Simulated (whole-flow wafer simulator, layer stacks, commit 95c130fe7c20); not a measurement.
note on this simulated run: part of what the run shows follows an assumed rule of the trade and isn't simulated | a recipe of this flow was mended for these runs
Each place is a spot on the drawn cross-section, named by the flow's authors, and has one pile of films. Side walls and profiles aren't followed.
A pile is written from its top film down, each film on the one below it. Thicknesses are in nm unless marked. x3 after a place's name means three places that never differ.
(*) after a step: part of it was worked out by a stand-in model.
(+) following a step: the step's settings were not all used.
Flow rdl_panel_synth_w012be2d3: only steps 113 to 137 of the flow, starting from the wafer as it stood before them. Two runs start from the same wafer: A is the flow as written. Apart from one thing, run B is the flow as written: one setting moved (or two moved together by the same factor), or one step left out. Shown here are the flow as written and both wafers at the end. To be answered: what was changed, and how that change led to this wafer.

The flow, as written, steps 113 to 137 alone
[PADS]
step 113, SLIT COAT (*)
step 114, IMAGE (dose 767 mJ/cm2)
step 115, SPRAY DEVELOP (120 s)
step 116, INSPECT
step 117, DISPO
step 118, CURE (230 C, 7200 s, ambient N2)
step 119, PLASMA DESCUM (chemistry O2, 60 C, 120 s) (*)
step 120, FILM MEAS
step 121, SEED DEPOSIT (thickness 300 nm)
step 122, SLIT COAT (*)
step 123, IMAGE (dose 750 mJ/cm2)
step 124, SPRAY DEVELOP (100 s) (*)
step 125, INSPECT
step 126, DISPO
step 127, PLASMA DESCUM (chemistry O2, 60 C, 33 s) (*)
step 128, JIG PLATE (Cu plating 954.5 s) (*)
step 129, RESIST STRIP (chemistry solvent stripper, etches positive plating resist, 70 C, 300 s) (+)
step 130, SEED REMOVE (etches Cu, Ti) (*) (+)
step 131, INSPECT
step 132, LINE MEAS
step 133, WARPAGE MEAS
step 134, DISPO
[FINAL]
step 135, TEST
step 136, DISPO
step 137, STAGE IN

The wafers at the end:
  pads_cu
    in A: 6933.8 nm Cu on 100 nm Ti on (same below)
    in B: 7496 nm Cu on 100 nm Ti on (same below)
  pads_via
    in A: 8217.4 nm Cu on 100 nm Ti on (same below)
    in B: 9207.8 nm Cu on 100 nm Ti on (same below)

Cause: step 128, JIG PLATE: Cu plating 1031 s was run, whereas the flow has Cu plating 954.5 s.

The path from the change to this, step by step:
  step 128, JIG PLATE (Cu plating 954.5 s) (*)
      pads_cu, pads_land: A Cu gains 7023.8 | B Cu gains 7586
      pads_via: A Cu gains 8307.4 | B Cu gains 9297.8
